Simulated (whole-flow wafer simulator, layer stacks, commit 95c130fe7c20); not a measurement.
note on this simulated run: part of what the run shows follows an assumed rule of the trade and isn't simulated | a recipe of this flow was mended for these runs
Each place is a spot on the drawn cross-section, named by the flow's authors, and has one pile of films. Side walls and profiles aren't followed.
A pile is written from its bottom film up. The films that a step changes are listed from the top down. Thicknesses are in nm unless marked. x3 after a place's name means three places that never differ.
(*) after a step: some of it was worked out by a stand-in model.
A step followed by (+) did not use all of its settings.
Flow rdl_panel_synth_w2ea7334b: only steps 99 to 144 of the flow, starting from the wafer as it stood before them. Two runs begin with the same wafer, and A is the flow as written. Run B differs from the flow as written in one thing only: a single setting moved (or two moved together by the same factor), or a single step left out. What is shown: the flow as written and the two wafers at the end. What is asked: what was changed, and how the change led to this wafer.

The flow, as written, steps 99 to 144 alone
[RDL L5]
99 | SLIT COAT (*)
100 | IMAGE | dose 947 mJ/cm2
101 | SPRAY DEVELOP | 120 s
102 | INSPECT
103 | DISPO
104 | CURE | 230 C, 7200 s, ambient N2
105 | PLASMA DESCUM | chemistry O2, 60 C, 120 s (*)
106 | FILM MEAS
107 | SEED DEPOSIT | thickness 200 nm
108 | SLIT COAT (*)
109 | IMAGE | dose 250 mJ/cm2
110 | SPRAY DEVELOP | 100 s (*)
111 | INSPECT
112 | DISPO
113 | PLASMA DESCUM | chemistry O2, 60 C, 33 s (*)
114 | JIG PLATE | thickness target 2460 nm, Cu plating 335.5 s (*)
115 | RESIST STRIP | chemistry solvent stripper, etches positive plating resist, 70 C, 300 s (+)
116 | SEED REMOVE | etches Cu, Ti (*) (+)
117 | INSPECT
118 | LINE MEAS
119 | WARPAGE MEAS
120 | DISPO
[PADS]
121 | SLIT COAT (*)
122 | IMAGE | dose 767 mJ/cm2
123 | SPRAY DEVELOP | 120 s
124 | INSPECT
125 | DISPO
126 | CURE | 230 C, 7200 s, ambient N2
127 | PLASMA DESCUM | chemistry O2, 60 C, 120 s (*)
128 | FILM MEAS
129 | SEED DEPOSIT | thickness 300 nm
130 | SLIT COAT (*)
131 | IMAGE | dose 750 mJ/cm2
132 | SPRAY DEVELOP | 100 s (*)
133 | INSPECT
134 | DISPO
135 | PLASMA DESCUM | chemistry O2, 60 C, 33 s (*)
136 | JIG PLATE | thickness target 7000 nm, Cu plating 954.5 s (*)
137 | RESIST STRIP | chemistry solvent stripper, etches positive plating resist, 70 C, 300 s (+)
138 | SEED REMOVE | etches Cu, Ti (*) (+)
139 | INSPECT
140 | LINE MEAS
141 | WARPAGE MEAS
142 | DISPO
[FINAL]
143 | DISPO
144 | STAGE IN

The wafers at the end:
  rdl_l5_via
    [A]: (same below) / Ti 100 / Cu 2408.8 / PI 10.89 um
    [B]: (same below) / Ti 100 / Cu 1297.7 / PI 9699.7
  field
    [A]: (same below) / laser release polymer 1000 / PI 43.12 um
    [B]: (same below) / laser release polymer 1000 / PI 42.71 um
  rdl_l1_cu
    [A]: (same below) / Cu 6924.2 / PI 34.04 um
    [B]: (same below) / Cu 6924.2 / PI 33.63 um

The reason: step 114, JIG PLATE: Cu plating 184.5 s was run, though the flow has Cu plating 335.5 s.

Step by step, how the change led to this:
  114 | JIG PLATE | thickness target 2460 nm, Cu plating 335.5 s (*)
      rdl_l5_cu, rdl_l5_land, rdl_l5_via, pads_land, pads_via: A Cu gains 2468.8 | B Cu gains 1357.7
  121 | SLIT COAT (*)
      rdl_l5_via: A PI gains 10.89 um (new film) | B PI gains 9699.7 (new film)
      field: A PI gains 5893.8 | B PI gains 5485.9
      (as well as at 23 more places)
  130 | SLIT COAT (*)
      rdl_l2_cu, rdl_l2_space: A ILINE-POS-THICK-GRADE-A gains 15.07 um (new film) | B ILINE-POS-THICK-GRADE-A gains 15.08 um (new film)
      rdl_l2_land: A ILINE-POS-THICK-GRADE-A gains 14.93 um (new film) | B ILINE-POS-THICK-GRADE-A gains 14.92 um (new film)
      (as well as at 9 more places)
  132 | SPRAY DEVELOP | 100 s (*)
      pads_cu: A ILINE-POS-THICK-GRADE-A loses 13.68 um (all of it) | B ILINE-POS-THICK-GRADE-A loses 13.62 um (all of it)
      pads_land: A ILINE-POS-THICK-GRADE-A loses 13.11 um (all of it) | B ILINE-POS-THICK-GRADE-A loses 13.21 um (all of it)
      (as well as at 1 more place)
  137 | RESIST STRIP | chemistry solvent stripper, etches positive plating resist, 70 C, 300 s (+)
      rdl_l2_via: A ILINE-POS-THICK-GRADE-A loses 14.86 um (all of it) | B ILINE-POS-THICK-GRADE-A loses 14.85 um (all of it)
      rdl_l5_cu: A ILINE-POS-THICK-GRADE-A loses 15.09 um (all of it) | B ILINE-POS-THICK-GRADE-A loses 14.7 um (all of it)
      (as well as at 4 more places)
